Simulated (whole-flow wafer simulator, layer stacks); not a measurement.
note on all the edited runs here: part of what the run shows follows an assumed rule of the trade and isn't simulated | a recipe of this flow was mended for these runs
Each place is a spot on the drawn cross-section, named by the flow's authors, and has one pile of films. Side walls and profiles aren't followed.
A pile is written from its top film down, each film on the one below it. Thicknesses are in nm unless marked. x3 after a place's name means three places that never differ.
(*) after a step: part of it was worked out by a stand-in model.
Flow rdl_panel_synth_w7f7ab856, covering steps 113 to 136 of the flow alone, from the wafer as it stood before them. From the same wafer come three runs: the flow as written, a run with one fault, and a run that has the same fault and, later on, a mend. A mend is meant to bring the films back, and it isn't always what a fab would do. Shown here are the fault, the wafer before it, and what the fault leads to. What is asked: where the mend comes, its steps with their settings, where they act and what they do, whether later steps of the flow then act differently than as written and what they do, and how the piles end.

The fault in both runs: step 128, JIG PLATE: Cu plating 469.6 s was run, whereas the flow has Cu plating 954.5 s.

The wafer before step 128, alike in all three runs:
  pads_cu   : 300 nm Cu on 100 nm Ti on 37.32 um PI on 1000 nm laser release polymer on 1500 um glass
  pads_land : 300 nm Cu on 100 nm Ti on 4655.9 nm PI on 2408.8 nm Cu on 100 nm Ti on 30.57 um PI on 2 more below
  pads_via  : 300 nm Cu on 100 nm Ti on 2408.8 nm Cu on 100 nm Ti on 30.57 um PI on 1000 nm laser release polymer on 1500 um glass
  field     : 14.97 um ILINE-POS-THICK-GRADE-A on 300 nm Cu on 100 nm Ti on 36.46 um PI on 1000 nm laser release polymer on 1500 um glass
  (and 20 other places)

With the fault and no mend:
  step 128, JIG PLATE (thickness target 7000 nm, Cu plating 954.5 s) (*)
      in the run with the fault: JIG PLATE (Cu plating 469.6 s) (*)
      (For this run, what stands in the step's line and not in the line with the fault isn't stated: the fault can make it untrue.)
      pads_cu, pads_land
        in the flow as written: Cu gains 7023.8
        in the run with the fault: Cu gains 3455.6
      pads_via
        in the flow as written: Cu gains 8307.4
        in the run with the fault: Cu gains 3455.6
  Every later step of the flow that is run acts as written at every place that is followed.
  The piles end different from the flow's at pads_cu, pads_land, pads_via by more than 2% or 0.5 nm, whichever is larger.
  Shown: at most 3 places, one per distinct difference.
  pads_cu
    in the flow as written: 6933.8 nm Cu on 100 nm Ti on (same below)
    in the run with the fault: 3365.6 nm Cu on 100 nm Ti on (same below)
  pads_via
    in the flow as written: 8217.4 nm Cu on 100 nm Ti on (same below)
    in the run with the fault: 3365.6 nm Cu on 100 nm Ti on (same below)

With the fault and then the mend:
  After step 128 comes the mend.
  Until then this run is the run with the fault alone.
  step 128a, JIG PLATE (Cu plating 484.9 s) (*) (the flow's step 128, run once more with other settings)
      pads_cu, pads_land
        Cu gains 3568.2
      pads_via
        Cu gains 4851.8
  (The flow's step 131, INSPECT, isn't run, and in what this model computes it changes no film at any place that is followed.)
  Every later step of the flow that is run acts as written at every place that is followed.
  The piles end the same as the flow's at every place that both follow.
